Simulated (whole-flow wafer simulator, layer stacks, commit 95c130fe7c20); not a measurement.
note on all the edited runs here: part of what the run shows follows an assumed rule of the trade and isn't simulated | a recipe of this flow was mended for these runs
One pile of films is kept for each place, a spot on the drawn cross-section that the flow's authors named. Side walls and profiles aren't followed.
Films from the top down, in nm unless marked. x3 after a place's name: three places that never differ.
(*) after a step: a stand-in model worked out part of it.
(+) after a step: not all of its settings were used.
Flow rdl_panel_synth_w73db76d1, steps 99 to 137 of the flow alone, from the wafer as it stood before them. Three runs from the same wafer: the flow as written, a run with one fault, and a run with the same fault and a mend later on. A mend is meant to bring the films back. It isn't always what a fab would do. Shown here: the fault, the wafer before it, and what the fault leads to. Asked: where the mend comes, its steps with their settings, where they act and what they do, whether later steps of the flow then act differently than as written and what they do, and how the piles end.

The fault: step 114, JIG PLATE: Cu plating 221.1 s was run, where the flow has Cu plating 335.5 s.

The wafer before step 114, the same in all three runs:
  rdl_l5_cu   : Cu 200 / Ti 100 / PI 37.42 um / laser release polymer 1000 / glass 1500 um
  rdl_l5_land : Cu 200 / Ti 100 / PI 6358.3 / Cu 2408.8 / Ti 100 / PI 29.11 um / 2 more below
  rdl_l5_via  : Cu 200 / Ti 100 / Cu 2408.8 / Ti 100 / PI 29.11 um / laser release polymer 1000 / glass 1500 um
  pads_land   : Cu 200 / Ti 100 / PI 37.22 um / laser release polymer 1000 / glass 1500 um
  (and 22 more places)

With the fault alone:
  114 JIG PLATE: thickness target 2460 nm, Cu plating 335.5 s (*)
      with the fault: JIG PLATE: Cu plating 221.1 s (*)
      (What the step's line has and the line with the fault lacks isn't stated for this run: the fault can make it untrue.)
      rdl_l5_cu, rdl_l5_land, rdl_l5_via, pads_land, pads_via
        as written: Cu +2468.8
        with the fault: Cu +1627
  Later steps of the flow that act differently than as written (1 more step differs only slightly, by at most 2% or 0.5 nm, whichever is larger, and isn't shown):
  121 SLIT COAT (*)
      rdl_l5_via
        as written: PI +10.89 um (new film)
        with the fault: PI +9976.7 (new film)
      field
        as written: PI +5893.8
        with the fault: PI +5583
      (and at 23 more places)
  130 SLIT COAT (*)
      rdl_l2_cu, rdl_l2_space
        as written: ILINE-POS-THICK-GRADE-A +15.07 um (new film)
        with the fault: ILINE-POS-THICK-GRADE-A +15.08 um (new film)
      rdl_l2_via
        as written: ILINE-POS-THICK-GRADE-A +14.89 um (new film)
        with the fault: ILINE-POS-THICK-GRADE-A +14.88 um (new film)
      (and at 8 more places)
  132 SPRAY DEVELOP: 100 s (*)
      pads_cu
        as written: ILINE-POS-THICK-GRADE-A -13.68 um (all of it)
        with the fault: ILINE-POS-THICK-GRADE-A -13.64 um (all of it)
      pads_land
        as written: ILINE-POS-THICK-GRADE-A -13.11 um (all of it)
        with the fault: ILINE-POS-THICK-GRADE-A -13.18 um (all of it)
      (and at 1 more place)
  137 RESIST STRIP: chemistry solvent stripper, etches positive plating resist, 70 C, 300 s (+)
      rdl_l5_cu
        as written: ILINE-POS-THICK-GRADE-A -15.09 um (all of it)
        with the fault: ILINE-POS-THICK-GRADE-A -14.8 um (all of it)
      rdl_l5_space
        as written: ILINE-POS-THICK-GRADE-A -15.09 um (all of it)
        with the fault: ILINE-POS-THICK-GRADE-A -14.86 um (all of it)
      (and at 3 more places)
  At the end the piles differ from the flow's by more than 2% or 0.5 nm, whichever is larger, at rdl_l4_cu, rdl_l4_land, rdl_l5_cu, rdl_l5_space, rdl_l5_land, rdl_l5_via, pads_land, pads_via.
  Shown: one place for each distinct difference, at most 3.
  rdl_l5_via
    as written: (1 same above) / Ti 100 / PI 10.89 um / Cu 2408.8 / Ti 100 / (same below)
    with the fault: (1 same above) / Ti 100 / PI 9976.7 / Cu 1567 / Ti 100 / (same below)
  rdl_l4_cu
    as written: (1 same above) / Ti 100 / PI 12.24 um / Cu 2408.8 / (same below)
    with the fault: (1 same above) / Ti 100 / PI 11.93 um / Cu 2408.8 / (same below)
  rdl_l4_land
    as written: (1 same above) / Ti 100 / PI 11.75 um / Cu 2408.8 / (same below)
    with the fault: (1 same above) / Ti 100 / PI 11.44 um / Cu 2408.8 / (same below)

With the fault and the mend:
  The mend comes after step 114.
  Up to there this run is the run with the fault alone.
  114a JIG PLATE: Cu plating 114.4 s (*) (the flow's step 114 once more, with other settings)
      rdl_l5_cu, rdl_l5_land, rdl_l5_via, pads_land, pads_via
        Cu +841.8
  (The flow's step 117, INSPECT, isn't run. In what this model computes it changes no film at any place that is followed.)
  No later step of the flow acts differently than as written at any place that is followed.
  At the end the piles are the same as the flow's at every place that both follow.
